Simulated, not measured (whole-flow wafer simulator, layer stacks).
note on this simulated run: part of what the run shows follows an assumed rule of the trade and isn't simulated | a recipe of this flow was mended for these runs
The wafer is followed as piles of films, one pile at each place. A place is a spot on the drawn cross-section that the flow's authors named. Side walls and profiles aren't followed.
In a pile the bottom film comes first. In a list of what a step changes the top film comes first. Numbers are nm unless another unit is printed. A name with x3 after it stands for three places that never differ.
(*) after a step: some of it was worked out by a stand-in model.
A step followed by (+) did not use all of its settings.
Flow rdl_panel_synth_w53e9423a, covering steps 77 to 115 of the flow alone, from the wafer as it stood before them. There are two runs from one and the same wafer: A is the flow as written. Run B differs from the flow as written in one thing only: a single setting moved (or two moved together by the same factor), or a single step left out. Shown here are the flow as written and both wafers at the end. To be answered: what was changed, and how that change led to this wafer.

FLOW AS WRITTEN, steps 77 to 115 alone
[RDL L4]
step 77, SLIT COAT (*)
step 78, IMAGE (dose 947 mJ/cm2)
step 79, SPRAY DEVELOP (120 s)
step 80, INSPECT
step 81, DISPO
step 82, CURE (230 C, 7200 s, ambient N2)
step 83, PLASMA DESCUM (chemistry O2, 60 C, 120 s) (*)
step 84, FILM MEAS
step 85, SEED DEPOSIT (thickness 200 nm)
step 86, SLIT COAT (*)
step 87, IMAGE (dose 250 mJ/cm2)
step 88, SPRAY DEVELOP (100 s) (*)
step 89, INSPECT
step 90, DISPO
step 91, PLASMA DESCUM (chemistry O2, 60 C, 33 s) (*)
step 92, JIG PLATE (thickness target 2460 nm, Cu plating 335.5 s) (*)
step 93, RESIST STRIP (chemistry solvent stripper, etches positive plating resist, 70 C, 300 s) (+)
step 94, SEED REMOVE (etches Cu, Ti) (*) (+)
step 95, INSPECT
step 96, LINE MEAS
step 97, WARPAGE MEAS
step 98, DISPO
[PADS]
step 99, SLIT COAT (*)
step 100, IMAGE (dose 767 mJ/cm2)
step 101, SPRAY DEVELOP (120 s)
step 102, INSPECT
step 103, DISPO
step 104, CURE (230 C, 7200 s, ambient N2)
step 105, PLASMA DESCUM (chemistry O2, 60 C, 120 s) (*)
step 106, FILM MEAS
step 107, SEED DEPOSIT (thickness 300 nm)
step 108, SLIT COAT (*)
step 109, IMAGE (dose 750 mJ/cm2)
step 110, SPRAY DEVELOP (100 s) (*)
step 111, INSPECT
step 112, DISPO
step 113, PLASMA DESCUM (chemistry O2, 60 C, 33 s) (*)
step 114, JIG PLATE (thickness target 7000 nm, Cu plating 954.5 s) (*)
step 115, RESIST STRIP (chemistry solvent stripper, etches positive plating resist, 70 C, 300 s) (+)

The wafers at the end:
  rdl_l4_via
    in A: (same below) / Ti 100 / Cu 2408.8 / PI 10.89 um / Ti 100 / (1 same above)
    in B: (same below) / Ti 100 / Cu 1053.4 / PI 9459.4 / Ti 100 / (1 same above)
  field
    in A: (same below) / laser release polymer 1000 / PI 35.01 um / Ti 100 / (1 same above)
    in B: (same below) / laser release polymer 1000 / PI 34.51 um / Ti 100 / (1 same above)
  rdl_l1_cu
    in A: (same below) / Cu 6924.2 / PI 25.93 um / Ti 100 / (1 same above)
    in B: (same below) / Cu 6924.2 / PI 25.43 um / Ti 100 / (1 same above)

Cause: step 92, JIG PLATE: Cu plating 151.3 s was run, while the flow as written has Cu plating 335.5 s.

The path from the change to this, step by step:
  step 92, JIG PLATE (thickness target 2460 nm, Cu plating 335.5 s) (*)
      rdl_l4_cu, rdl_l4_land, rdl_l4_via, pads_land, pads_via: A +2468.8 Cu | B +1113.4 Cu
  step 99, SLIT COAT (*)
      rdl_l4_via: A +10.89 um PI (new film) | B +9459.4 PI (new film)
      field: A +5893.8 PI | B +5398.8 PI
      (and at 19 other places as well)
  step 108, SLIT COAT (*)
      rdl_l3_space: A +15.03 um ILINE-POS-THICK-GRADE-A (new film) | B +15.04 um ILINE-POS-THICK-GRADE-A (new film)
      rdl_l3_land: A +14.85 um ILINE-POS-THICK-GRADE-A (new film) | B +14.84 um ILINE-POS-THICK-GRADE-A (new film)
      (and at 9 other places as well)
  step 110, SPRAY DEVELOP (100 s) (*)
      pads_cu: A -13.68 um ILINE-POS-THICK-GRADE-A (all of it) | B -13.61 um ILINE-POS-THICK-GRADE-A (all of it)
      pads_land: A -13.11 um ILINE-POS-THICK-GRADE-A (all of it) | B -13.23 um ILINE-POS-THICK-GRADE-A (all of it)
      (and at 1 other place as well)
  step 114, JIG PLATE (thickness target 7000 nm, Cu plating 954.5 s) (*)
      pads_via: A +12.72 um Au/Ni/Cu (new film) | B +12.9 um Au/Ni/Cu (new film)
  step 115, RESIST STRIP (chemistry solvent stripper, etches positive plating resist, 70 C, 300 s) (+)
      rdl_l1_space: A -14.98 um ILINE-POS-THICK-GRADE-A (all of it) | B -14.99 um ILINE-POS-THICK-GRADE-A (all of it)
      rdl_l3_space: A -15 um ILINE-POS-THICK-GRADE-A (all of it) | B -15.01 um ILINE-POS-THICK-GRADE-A (all of it)
      (and at 7 other places as well)
